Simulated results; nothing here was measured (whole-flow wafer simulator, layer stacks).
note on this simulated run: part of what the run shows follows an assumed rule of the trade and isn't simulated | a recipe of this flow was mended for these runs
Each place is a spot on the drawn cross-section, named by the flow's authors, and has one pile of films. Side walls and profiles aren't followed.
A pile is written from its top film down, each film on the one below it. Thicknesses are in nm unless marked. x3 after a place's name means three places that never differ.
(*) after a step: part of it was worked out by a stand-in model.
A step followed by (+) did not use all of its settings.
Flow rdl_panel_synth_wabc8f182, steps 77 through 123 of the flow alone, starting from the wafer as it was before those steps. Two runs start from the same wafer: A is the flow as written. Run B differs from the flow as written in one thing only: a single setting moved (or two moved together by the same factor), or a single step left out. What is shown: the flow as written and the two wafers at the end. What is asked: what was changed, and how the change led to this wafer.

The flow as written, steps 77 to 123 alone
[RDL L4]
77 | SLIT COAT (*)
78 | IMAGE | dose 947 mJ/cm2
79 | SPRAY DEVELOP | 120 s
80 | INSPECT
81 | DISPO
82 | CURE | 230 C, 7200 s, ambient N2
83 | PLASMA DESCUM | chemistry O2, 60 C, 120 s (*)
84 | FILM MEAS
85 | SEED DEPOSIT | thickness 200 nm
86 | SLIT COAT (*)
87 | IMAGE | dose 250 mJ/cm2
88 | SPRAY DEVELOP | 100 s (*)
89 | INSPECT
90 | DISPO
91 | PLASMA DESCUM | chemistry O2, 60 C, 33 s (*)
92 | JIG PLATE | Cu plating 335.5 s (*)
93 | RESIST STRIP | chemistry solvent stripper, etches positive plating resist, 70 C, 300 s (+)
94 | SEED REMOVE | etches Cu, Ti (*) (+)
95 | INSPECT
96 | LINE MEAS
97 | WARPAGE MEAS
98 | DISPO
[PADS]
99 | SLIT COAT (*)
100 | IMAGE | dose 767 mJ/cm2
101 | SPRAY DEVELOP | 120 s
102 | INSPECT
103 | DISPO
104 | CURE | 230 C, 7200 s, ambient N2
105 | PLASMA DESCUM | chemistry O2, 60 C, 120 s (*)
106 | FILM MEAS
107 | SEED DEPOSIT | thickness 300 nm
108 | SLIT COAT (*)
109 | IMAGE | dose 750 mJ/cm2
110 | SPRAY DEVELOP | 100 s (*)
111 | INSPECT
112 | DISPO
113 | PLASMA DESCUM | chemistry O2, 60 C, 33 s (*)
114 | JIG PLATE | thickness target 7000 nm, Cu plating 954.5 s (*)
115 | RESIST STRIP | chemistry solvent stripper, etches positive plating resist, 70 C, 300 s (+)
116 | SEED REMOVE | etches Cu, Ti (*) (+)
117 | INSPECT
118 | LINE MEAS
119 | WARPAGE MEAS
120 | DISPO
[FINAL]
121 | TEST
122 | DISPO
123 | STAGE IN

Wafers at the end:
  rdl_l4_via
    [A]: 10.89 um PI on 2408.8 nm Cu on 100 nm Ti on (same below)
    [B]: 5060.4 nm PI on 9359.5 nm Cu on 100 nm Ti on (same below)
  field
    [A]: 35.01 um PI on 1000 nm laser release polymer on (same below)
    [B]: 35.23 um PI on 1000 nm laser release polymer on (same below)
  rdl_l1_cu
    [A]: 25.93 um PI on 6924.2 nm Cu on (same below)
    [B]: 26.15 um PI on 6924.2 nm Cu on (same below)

What caused this: step 92, JIG PLATE: Cu plating 416 s was run, though the flow has Cu plating 335.5 s.

How this came from the change, step by step:
  92 | JIG PLATE | Cu plating 335.5 s (*)
      rdl_l4_cu, rdl_l4_land, pads_land, pads_via: A Cu gains 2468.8 | B Cu gains 3061.2
      rdl_l4_via: A Cu gains 2468.8 | B Cu gains 9419.5
  99 | SLIT COAT (*)
      rdl_l4_via: A PI gains 10.89 um (new film) | B PI gains 5060.4 (new film)
      field: A PI gains 5893.8 | B PI gains 6119.3
      (as well as at 18 more places)
  108 | SLIT COAT (*)
      rdl_l2_via: A ILINE-POS-THICK-GRADE-A gains 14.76 um (new film) | B ILINE-POS-THICK-GRADE-A gains 14.77 um (new film)
      rdl_l3_via: A ILINE-POS-THICK-GRADE-A gains 14.8 um (new film) | B ILINE-POS-THICK-GRADE-A gains 14.81 um (new film)
      (as well as at 8 more places)
  110 | SPRAY DEVELOP | 100 s (*)
      pads_cu: A ILINE-POS-THICK-GRADE-A loses 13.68 um (all of it) | B ILINE-POS-THICK-GRADE-A loses 13.7 um (all of it)
      pads_land: A ILINE-POS-THICK-GRADE-A loses 13.11 um (all of it) | B ILINE-POS-THICK-GRADE-A loses 13.06 um (all of it)
      (as well as at 1 more place)
  115 | RESIST STRIP | chemistry solvent stripper, etches positive plating resist, 70 C, 300 s (+)
      rdl_l2_land: A ILINE-POS-THICK-GRADE-A loses 14.81 um (all of it) | B ILINE-POS-THICK-GRADE-A loses 14.82 um (all of it)
      rdl_l2_via: A ILINE-POS-THICK-GRADE-A loses 14.73 um (all of it) | B ILINE-POS-THICK-GRADE-A loses 14.74 um (all of it)
      (as well as at 6 more places)
